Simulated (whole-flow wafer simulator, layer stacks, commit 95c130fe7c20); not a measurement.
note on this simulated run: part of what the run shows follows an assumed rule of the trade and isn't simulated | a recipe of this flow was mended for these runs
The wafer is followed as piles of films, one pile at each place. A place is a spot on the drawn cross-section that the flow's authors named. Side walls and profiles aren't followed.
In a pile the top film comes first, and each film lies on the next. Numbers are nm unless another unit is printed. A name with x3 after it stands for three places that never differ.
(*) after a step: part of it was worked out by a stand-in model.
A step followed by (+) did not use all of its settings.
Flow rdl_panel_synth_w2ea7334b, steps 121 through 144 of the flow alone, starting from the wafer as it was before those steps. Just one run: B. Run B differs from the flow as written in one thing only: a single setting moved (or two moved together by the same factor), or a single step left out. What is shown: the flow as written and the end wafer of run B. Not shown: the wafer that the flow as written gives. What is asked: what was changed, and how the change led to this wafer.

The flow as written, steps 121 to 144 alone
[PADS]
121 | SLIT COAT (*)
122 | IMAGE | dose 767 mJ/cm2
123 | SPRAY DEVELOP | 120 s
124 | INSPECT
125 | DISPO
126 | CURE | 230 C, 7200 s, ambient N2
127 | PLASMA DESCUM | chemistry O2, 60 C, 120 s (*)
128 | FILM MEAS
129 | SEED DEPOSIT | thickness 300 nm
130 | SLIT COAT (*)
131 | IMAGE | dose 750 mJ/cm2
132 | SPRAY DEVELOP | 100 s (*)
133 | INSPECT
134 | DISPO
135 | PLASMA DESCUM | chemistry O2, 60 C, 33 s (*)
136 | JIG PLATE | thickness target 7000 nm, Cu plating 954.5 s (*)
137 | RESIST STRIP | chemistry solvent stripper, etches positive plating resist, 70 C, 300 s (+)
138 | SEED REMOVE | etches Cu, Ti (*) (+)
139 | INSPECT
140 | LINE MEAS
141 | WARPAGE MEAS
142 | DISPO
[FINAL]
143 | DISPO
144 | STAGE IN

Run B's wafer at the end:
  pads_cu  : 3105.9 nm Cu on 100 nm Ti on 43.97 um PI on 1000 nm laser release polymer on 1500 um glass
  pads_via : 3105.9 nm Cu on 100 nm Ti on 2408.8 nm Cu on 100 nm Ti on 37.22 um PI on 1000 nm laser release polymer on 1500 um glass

What caused this: step 136, JIG PLATE: Cu plating 434.3 s was run, whereas the flow has Cu plating 954.5 s.

How this came from the change, step by step:
  136 | JIG PLATE | thickness target 7000 nm, Cu plating 954.5 s (*)
      pads_cu, pads_land: +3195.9 Cu (it would be, as written: +7023.8 Cu)
      pads_via: +3195.9 Cu (it would be, as written: +8307.4 Cu)
